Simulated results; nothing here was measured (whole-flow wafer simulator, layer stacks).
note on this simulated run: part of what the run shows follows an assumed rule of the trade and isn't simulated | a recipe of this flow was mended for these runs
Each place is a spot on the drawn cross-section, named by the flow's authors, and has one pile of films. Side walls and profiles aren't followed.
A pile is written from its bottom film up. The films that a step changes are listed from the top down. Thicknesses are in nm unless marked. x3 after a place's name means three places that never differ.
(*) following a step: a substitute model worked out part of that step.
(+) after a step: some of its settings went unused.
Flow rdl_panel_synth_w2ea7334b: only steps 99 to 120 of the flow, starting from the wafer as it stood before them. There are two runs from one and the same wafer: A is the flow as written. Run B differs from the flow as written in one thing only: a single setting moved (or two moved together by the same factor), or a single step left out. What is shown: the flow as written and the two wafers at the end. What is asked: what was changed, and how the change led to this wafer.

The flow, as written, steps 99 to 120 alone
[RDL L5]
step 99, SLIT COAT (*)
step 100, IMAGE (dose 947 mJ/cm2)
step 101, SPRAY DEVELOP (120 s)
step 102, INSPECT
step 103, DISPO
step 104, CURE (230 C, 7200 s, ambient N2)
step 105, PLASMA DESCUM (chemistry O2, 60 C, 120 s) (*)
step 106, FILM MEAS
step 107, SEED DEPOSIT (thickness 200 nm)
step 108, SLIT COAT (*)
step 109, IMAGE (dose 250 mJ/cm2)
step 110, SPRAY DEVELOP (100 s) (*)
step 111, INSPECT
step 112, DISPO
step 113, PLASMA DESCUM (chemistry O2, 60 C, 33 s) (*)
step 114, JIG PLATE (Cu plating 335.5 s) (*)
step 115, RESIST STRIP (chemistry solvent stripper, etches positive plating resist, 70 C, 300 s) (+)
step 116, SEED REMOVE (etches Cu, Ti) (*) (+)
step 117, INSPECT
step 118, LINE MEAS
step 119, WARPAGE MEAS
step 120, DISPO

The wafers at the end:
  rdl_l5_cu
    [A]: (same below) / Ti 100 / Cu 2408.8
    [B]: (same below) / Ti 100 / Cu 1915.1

Cause: step 114, JIG PLATE: Cu plating 268.4 s was run, though the flow has Cu plating 335.5 s.

How this came from the change, step by step:
  step 114, JIG PLATE (Cu plating 335.5 s) (*)
      rdl_l5_cu, rdl_l5_land, rdl_l5_via, pads_land x2: A +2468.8 Cu | B +1975.1 Cu
